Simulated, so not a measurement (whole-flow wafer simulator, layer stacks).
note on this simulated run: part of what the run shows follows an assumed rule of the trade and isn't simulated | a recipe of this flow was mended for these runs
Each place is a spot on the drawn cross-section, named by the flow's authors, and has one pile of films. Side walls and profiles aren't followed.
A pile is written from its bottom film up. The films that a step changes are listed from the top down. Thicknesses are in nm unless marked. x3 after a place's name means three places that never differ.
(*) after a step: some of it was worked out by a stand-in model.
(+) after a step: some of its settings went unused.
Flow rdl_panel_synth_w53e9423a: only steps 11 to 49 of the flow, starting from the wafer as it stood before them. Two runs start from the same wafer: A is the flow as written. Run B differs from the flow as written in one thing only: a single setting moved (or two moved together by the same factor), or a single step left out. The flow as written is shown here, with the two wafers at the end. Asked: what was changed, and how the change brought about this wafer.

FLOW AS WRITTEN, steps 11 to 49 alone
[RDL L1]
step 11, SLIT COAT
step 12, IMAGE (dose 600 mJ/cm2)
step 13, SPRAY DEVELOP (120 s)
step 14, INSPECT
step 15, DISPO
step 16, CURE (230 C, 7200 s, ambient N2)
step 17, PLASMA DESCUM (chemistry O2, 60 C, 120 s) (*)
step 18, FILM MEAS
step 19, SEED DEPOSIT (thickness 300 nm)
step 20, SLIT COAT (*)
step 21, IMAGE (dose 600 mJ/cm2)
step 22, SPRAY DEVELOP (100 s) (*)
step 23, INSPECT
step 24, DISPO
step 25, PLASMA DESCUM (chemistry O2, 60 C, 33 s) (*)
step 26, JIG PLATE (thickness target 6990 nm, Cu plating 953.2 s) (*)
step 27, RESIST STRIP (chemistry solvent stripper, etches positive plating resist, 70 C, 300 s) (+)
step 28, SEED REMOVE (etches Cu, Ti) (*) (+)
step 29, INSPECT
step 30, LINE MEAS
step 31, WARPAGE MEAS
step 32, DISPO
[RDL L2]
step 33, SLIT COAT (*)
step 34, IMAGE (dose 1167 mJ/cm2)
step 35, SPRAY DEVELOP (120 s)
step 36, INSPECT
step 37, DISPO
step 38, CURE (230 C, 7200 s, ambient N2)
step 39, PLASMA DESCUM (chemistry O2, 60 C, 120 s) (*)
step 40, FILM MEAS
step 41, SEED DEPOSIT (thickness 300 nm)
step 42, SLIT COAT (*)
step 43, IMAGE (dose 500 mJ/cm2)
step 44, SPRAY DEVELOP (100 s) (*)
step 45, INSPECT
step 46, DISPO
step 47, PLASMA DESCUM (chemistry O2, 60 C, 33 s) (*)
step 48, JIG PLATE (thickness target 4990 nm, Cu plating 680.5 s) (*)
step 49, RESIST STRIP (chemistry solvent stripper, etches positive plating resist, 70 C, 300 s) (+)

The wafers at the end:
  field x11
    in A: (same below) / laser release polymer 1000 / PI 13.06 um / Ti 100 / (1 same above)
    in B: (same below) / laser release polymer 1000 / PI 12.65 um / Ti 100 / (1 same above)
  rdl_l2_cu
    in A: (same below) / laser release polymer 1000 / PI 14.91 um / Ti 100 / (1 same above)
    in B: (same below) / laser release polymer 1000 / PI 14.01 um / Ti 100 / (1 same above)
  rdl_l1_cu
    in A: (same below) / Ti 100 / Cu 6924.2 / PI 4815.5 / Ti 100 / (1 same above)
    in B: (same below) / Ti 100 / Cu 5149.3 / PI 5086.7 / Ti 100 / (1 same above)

The reason: step 26, JIG PLATE: Cu plating 712 s was run, while the flow as written has Cu plating 953.2 s.

How this came from the change, step by step:
  step 26, JIG PLATE (thickness target 6990 nm, Cu plating 953.2 s) (*)
      rdl_l1_cu, rdl_l1_via, rdl_l1_rim, rdl_l2_land, rdl_l2_via: A Cu gains 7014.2 | B Cu gains 5239.3
  step 33, SLIT COAT (*)
      rdl_l1_space: A PI gains 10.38 um | B PI gains 9178.5
      field x11, rdl_l2_rim x3: A PI gains 8062.5 | B PI gains 7653.6
      (also at 5 further places)
  step 42, SLIT COAT (*)
      rdl_l2_cu, rdl_l2_space: A ILINE-POS-THICK-GRADE-A gains 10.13 um (new film) | B ILINE-POS-THICK-GRADE-A gains 9913.2 (new film)
      rdl_l1_space: A ILINE-POS-THICK-GRADE-A gains 10.52 um (new film) | B ILINE-POS-THICK-GRADE-A gains 10.28 um (new film)
      (also at 3 further places)
  step 44, SPRAY DEVELOP (100 s) (*)
      rdl_l2_cu: A ILINE-POS-THICK-GRADE-A loses 10.13 um (all of it) | B ILINE-POS-THICK-GRADE-A loses 9913.2 (all of it)
      rdl_l2_land: A ILINE-POS-THICK-GRADE-A loses 7139.5 (all of it) | B ILINE-POS-THICK-GRADE-A loses 7383.3 (all of it)
      (also at 1 further place)
  step 49, RESIST STRIP (chemistry solvent stripper, etches positive plating resist, 70 C, 300 s) (+)
      rdl_l2_space: A ILINE-POS-THICK-GRADE-A loses 10.1 um (all of it) | B ILINE-POS-THICK-GRADE-A loses 9883.5 (all of it)
      rdl_l1_space: A ILINE-POS-THICK-GRADE-A loses 10.49 um (all of it) | B ILINE-POS-THICK-GRADE-A loses 10.25 um (all of it)
      (also at 1 further place)
